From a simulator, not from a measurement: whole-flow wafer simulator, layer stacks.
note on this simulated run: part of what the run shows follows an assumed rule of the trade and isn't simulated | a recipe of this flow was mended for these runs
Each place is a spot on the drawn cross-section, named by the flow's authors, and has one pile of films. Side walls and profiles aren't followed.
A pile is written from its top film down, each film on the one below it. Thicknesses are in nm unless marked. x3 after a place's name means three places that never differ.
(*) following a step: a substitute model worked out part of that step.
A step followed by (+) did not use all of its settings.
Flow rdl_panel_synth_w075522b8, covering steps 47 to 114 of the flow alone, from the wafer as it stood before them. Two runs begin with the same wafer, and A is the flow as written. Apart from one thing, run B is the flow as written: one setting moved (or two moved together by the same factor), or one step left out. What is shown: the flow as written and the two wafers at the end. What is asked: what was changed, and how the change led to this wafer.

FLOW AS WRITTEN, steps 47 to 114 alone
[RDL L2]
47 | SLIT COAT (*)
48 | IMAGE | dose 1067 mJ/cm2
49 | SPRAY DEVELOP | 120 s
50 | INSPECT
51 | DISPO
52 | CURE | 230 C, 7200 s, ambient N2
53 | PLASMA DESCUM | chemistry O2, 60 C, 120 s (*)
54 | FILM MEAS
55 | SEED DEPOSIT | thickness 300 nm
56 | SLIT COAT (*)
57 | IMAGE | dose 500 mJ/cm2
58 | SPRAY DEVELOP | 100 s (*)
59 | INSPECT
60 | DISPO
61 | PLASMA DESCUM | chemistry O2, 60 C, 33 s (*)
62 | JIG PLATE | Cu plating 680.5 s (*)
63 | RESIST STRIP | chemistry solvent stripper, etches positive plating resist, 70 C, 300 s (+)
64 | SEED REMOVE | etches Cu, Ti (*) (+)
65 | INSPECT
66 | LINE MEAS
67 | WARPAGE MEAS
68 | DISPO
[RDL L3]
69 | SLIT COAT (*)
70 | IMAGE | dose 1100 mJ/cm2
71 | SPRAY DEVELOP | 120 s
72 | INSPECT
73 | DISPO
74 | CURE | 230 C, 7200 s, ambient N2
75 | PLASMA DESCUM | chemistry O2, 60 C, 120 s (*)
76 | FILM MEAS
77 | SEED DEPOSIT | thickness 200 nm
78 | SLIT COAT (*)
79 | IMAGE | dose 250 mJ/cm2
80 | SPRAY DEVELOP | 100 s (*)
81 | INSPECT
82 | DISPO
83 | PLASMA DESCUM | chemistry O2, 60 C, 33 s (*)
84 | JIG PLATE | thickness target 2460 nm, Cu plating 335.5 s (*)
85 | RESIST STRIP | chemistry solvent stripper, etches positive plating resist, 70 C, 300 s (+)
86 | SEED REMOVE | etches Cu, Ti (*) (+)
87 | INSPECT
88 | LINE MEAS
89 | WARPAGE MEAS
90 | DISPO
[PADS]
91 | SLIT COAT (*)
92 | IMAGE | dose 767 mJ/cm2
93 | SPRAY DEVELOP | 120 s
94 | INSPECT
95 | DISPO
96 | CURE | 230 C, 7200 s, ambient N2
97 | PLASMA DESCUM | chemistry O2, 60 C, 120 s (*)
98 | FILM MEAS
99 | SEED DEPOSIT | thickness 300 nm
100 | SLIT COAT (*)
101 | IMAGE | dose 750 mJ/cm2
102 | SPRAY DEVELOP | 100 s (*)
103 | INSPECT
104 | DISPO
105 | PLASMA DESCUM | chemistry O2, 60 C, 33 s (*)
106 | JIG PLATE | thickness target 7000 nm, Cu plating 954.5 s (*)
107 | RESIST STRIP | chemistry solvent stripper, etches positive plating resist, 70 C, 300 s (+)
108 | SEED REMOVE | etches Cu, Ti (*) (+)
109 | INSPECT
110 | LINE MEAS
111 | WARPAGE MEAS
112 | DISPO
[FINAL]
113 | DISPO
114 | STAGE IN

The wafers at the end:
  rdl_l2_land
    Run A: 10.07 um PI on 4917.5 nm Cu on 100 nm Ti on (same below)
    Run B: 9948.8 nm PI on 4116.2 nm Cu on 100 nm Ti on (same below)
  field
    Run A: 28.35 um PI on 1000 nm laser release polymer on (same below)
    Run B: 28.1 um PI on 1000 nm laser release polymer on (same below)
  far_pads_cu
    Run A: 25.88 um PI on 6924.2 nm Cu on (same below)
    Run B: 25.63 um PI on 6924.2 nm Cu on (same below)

Cause: step 62, JIG PLATE: Cu plating 571.6 s was run, though the flow has Cu plating 680.5 s.

How this came from the change, step by step:
  62 | JIG PLATE | Cu plating 680.5 s (*)
      rdl_l2_cu, rdl_l2_land, rdl_l2_via, rdl_l2_rim, rdl_l3_land, rdl_l3_via: A +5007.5 Cu | B +4206.2 Cu
  69 | SLIT COAT (*)
      rdl_l2_space: A +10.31 um PI | B +9678.4 PI
      field, pads_cu, pads_space, pads_land, pads_via: A +7936.4 PI | B +7685.3 PI
      (and at 10 other places as well)
  78 | SLIT COAT (*)
      rdl_l2_space: A +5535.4 ILINE-POS-THICK-GRADE-A (new film) | B +5415.6 ILINE-POS-THICK-GRADE-A (new film)
      rdl_l1_rim: A +5099.6 ILINE-POS-THICK-GRADE-A (new film) | B +4984.8 ILINE-POS-THICK-GRADE-A (new film)
      (and at 1 other place as well)
  85 | RESIST STRIP | chemistry solvent stripper, etches positive plating resist, 70 C, 300 s (+)
      rdl_l2_space: A -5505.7 ILINE-POS-THICK-GRADE-A (all of it) | B -5385.9 ILINE-POS-THICK-GRADE-A (all of it)
      rdl_l1_rim: A -5069.9 ILINE-POS-THICK-GRADE-A (all of it) | B -4955.1 ILINE-POS-THICK-GRADE-A (all of it)
      (and at 1 other place as well)
  91 | SLIT COAT (*)
      rdl_l2_via: A +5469 PI | B +5692.5 PI
      rdl_l3_via: A +10.46 um PI (new film) | B +10.54 um PI (new film)
  100 | SLIT COAT (*)
      rdl_l2_cu: A +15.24 um ILINE-POS-THICK-GRADE-A (new film) | B +15.18 um ILINE-POS-THICK-GRADE-A (new film)
      rdl_l2_space: A +15.27 um ILINE-POS-THICK-GRADE-A (new film) | B +15.2 um ILINE-POS-THICK-GRADE-A (new film)
      (and at 8 other places as well)
  107 | RESIST STRIP | chemistry solvent stripper, etches positive plating resist, 70 C, 300 s (+)
      rdl_l1_space: A -15.25 um ILINE-POS-THICK-GRADE-A (all of it) | B -15.26 um ILINE-POS-THICK-GRADE-A (all of it)
      rdl_l1_via: A -14.68 um ILINE-POS-THICK-GRADE-A (all of it) | B -14.67 um ILINE-POS-THICK-GRADE-A (all of it)
      (and at 10 other places as well)
